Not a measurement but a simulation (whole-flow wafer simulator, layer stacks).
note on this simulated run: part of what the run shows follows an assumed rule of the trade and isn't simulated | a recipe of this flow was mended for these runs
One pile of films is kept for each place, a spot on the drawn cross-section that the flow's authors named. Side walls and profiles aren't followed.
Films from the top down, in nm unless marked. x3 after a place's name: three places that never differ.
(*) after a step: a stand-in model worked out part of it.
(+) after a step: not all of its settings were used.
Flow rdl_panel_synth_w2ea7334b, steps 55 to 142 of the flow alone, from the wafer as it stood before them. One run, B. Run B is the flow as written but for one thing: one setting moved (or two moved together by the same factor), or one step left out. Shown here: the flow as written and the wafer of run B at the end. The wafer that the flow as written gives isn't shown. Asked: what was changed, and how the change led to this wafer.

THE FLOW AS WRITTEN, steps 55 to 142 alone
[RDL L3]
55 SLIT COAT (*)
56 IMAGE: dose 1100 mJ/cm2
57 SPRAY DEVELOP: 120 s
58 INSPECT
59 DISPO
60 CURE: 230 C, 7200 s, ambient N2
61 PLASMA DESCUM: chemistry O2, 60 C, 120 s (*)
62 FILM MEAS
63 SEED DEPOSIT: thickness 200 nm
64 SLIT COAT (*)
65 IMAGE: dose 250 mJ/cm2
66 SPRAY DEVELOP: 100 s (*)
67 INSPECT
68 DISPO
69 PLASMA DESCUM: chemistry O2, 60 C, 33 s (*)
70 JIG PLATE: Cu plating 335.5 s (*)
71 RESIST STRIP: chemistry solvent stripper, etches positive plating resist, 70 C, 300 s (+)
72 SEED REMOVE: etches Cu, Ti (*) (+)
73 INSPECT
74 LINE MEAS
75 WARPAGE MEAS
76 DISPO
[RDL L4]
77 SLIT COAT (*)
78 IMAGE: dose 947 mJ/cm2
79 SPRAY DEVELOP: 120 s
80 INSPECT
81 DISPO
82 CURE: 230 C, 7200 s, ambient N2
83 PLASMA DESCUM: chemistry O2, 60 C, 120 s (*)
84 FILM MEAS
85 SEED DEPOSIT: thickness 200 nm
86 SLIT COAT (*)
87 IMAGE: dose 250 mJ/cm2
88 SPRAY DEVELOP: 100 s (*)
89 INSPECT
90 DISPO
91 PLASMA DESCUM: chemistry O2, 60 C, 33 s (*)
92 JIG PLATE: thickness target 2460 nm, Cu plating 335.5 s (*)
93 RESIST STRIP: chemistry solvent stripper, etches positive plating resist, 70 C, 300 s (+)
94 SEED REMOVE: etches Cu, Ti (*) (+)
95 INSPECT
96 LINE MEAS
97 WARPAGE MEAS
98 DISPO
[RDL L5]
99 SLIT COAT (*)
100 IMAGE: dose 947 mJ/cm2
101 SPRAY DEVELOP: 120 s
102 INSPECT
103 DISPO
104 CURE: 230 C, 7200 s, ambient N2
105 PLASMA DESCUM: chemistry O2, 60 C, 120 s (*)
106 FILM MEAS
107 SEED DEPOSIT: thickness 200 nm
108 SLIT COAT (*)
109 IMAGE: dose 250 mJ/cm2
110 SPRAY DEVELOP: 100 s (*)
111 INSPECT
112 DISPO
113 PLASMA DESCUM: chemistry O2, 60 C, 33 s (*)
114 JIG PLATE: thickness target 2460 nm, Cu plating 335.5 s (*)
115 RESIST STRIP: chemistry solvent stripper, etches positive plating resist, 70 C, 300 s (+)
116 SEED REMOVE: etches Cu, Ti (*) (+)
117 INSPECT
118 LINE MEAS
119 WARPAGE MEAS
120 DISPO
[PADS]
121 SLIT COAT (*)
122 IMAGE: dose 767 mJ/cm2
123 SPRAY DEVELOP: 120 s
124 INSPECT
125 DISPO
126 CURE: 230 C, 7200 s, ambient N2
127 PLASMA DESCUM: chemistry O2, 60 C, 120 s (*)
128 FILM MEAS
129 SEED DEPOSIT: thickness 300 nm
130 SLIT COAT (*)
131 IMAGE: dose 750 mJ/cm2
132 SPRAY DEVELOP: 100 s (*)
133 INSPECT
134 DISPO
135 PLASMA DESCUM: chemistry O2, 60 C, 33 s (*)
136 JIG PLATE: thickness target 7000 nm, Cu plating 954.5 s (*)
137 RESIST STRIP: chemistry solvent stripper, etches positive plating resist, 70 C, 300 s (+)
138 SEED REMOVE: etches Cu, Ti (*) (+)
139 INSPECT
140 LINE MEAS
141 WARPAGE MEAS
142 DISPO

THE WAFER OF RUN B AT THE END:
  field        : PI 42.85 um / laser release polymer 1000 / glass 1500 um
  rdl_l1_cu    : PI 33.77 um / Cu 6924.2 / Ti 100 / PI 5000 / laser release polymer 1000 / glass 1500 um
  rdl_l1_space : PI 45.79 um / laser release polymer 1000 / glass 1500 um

The cause: step 70, JIG PLATE: Cu plating 281.8 s was run, where the flow has Cu plating 335.5 s.

How the change led to this, step by step:
  70 JIG PLATE: Cu plating 335.5 s (*)
      rdl_l3_cu, rdl_l3_land, rdl_l3_via, rdl_l4_land, rdl_l4_via: Cu +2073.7 (as written it would be: Cu +2468.8)
  77 SLIT COAT (*)
      field, rdl_l5_cu, rdl_l5_space and 6 more: PI +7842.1 (as written it would be: PI +8112.6)
      rdl_l1_cu: PI +7710.1 (as written it would be: PI +7979.2)
      (and at 13 more places)
  86 SLIT COAT (*)
      rdl_l3_land: ILINE-POS-THICK-GRADE-A +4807 (new film) (as written it would be: ILINE-POS-THICK-GRADE-A +4693.2 (new film))
      rdl_l3_via: ILINE-POS-THICK-GRADE-A +4776.1 (new film) (as written it would be: ILINE-POS-THICK-GRADE-A +4627.8 (new film))
  93 RESIST STRIP: chemistry solvent stripper, etches positive plating resist, 70 C, 300 s (+)
      rdl_l3_land: ILINE-POS-THICK-GRADE-A -4777.3 (all of it) (as written it would be: ILINE-POS-THICK-GRADE-A -4663.5 (all of it))
      rdl_l3_via: ILINE-POS-THICK-GRADE-A -4746.4 (all of it) (as written it would be: ILINE-POS-THICK-GRADE-A -4598.1 (all of it))
  99 SLIT COAT (*)
      rdl_l3_via: PI +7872 (as written it would be: PI +7710.9)
      rdl_l4_via: PI +12.46 um (new film) (as written it would be: PI +12.41 um (new film))
  130 SLIT COAT (*)
      rdl_l2_cu, rdl_l2_space: ILINE-POS-THICK-GRADE-A +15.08 um (new film) (as written it would be: ILINE-POS-THICK-GRADE-A +15.07 um (new film))
      rdl_l2_rim: ILINE-POS-THICK-GRADE-A +14.98 um (new film) (as written it would be: ILINE-POS-THICK-GRADE-A +14.97 um (new film))
      (and at 3 more places)
  137 RESIST STRIP: chemistry solvent stripper, etches positive plating resist, 70 C, 300 s (+)
      rdl_l2_rim: ILINE-POS-THICK-GRADE-A -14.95 um (all of it) (as written it would be: ILINE-POS-THICK-GRADE-A -14.94 um (all of it))
      rdl_l3_land: ILINE-POS-THICK-GRADE-A -14.94 um (all of it) (as written it would be: ILINE-POS-THICK-GRADE-A -14.92 um (all of it))
      (and at 2 more places)
